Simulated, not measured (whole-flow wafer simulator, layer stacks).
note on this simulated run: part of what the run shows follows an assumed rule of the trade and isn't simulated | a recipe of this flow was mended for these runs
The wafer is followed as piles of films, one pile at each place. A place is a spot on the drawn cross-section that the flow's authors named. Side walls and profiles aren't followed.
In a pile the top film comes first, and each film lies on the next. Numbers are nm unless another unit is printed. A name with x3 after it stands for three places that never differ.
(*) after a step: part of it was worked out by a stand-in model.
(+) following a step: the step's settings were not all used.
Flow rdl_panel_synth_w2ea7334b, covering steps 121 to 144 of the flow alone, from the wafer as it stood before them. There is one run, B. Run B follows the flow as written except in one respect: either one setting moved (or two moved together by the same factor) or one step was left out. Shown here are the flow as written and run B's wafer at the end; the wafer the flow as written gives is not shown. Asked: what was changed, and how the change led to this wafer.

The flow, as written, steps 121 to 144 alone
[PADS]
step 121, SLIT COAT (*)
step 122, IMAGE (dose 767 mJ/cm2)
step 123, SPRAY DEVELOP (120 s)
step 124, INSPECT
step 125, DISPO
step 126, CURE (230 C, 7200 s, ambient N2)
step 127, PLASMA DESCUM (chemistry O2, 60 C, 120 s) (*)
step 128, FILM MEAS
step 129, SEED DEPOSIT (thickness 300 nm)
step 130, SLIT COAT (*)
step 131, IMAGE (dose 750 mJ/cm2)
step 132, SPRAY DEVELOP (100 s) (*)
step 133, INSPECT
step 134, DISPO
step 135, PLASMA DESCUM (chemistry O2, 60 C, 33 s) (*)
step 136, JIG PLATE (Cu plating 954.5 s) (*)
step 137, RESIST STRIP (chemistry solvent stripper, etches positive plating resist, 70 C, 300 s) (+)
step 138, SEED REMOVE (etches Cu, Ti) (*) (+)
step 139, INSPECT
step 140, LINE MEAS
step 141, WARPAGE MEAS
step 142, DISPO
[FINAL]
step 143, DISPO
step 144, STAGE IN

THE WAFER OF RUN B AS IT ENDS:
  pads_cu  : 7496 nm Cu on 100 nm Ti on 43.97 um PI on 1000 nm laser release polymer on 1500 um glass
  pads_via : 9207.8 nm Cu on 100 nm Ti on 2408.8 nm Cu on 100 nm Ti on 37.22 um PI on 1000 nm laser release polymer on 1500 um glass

What caused this: step 136, JIG PLATE: Cu plating 1031 s was run, though the flow has Cu plating 954.5 s.

Step by step, how the change led to this:
  step 136, JIG PLATE (Cu plating 954.5 s) (*)
      pads_cu, pads_land: +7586 Cu (as written it would have been: +7023.8 Cu)
      pads_via: +9297.8 Cu (as written it would have been: +8307.4 Cu)
